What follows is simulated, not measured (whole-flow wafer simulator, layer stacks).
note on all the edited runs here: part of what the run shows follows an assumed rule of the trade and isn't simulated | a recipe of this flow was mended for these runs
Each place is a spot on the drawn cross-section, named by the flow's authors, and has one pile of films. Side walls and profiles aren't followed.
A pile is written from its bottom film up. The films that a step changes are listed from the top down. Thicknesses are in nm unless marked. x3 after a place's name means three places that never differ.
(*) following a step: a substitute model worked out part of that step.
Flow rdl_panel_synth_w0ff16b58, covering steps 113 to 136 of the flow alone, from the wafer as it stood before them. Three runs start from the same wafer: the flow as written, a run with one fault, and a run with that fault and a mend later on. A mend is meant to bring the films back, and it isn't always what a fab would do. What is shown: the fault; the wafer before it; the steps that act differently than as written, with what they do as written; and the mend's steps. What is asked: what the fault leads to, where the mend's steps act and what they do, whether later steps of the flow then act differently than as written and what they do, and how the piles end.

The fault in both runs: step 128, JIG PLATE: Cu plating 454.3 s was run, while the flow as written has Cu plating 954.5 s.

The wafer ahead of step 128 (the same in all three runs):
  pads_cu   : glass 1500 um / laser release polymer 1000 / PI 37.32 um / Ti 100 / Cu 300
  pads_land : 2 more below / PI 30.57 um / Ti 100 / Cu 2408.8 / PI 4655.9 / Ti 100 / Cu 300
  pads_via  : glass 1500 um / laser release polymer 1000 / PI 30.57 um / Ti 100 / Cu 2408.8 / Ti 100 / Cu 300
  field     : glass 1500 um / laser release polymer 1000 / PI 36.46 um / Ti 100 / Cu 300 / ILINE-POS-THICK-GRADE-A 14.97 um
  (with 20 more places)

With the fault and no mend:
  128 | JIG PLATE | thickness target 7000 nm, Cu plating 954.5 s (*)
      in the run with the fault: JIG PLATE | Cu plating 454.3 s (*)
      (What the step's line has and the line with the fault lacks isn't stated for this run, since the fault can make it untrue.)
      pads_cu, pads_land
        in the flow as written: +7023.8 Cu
        in the run with the fault: +3343 Cu
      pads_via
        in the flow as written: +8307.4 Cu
        in the run with the fault: +3343 Cu
  Every later step of the flow that is run acts as written at every place that is followed.
  At pads_cu, pads_land, pads_via, the piles at the end differ from the flow's by more than 2% or 0.5 nm, whichever is larger.
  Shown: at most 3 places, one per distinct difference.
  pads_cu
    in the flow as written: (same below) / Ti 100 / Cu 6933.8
    in the run with the fault: (same below) / Ti 100 / Cu 3253
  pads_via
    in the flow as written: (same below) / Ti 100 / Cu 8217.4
    in the run with the fault: (same below) / Ti 100 / Cu 3253

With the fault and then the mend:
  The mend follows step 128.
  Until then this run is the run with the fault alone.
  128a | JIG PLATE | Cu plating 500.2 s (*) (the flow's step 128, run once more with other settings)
      pads_cu, pads_land
        +3680.8 Cu
      pads_via
        +4964.4 Cu
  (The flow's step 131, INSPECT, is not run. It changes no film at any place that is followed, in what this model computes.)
  Every later step of the flow that is run acts as written at every place that is followed.
  At every place that both follow, the piles at the end match the flow's.
